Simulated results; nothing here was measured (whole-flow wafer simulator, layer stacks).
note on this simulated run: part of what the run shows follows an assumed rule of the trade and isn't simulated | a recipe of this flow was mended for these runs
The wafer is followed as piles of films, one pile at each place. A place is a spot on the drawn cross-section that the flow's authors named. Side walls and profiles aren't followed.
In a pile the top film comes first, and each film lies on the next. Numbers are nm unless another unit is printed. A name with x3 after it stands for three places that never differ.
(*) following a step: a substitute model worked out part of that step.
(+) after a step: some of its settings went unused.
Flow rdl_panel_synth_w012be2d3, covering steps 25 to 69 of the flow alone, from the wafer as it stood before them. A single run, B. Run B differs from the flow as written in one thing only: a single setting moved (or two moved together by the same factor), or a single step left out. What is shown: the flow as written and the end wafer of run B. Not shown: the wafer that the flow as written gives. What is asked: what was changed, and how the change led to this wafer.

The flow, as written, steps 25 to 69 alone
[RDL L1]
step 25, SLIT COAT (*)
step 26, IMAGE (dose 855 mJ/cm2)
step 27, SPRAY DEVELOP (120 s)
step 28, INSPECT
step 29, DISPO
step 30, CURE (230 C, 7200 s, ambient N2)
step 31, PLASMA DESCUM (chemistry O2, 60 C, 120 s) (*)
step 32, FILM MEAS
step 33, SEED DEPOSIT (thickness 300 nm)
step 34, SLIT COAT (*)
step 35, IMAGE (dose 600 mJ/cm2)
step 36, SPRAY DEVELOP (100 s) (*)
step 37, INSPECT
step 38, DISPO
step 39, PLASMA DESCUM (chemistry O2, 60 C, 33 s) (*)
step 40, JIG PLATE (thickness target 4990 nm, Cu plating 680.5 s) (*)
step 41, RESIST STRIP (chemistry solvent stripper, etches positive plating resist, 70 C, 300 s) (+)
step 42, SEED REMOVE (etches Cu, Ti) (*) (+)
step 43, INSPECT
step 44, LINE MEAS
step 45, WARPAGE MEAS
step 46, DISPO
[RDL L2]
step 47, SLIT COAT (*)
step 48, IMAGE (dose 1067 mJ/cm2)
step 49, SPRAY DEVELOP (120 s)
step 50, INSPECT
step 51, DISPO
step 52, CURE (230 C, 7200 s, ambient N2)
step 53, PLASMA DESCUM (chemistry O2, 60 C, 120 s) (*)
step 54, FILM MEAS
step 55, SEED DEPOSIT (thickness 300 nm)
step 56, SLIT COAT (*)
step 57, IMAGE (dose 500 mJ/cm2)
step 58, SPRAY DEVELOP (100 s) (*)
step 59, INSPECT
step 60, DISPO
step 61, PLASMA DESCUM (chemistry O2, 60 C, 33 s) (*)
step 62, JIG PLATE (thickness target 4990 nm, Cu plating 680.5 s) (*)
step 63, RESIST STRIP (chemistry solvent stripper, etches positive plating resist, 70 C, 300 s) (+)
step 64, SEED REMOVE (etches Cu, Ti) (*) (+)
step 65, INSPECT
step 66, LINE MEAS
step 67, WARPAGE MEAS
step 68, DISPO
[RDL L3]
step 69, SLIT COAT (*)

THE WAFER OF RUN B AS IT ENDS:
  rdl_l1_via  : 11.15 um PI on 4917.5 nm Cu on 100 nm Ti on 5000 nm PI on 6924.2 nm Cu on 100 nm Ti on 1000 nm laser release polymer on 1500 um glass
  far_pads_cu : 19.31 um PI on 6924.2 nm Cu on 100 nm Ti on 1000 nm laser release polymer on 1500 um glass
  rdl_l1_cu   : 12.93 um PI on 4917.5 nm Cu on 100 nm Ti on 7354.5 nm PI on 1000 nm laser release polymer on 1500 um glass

What caused this: step 27, SPRAY DEVELOP: 120 s, was omitted.

The path from the change to this, step by step:
  step 34, SLIT COAT (*)
      rdl_l1_land: ILINE-POS-THICK-GRADE-A gains 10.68 um (new film) (as written it would have been: ILINE-POS-THICK-GRADE-A gains 9677 (new film))
      far_pads_cu: ILINE-POS-THICK-GRADE-A gains 10.7 um (new film) (as written it would have been: ILINE-POS-THICK-GRADE-A gains 10.3 um (new film))
      (as well as at 3 more places)
  step 36, SPRAY DEVELOP (100 s) (*)
      rdl_l1_land: ILINE-POS-THICK-GRADE-A loses 10.68 um (all of it) (as written it would have been: ILINE-POS-THICK-GRADE-A loses 9677 (all of it))
      rdl_l1_cu: ILINE-POS-THICK-GRADE-A loses 12.6 um (all of it) (as written it would have been: ILINE-POS-THICK-GRADE-A loses 12.38 um (all of it))
      (as well as at 1 more place)
  step 41, RESIST STRIP (chemistry solvent stripper, etches positive plating resist, 70 C, 300 s) (+)
      far_pads_cu: ILINE-POS-THICK-GRADE-A loses 10.67 um (all of it) (as written it would have been: ILINE-POS-THICK-GRADE-A loses 10.27 um (all of it))
      rdl_l1_space: ILINE-POS-THICK-GRADE-A loses 12.55 um (all of it) (as written it would have been: ILINE-POS-THICK-GRADE-A loses 12.36 um (all of it))
  step 47, SLIT COAT (*)
      far_pads_cu: PI gains 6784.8 (as written it would have been: PI gains 7707.8)
      rdl_l1_cu: PI gains 4824.9 (new film) (as written it would have been: PI gains 5962.6 (new film))
      (as well as at 3 more places)
  step 56, SLIT COAT (*)
      far_pads_cu: ILINE-POS-THICK-GRADE-A gains 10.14 um (new film) (as written it would have been: ILINE-POS-THICK-GRADE-A gains 9933.1 (new film))
      rdl_l1_cu: ILINE-POS-THICK-GRADE-A gains 10.28 um (new film) (as written it would have been: ILINE-POS-THICK-GRADE-A gains 10.04 um (new film))
      (as well as at 3 more places)
  step 63, RESIST STRIP (chemistry solvent stripper, etches positive plating resist, 70 C, 300 s) (+)
      far_pads_cu: ILINE-POS-THICK-GRADE-A loses 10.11 um (all of it) (as written it would have been: ILINE-POS-THICK-GRADE-A loses 9903.4 (all of it))
      rdl_l1_cu: ILINE-POS-THICK-GRADE-A loses 10.25 um (all of it) (as written it would have been: ILINE-POS-THICK-GRADE-A loses 10.01 um (all of it))
      (as well as at 3 more places)
  step 69, SLIT COAT (*)
      far_pads_cu: PI gains 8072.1 (as written it would have been: PI gains 7887)
      rdl_l1_cu: PI gains 8104.4 (as written it would have been: PI gains 7912.4)
      (as well as at 3 more places)
Taking metal films that touch as one body, rdl_l1_via has 2 bodies (between them, from the top down: PI 5000); the flow as written gives 1 body.
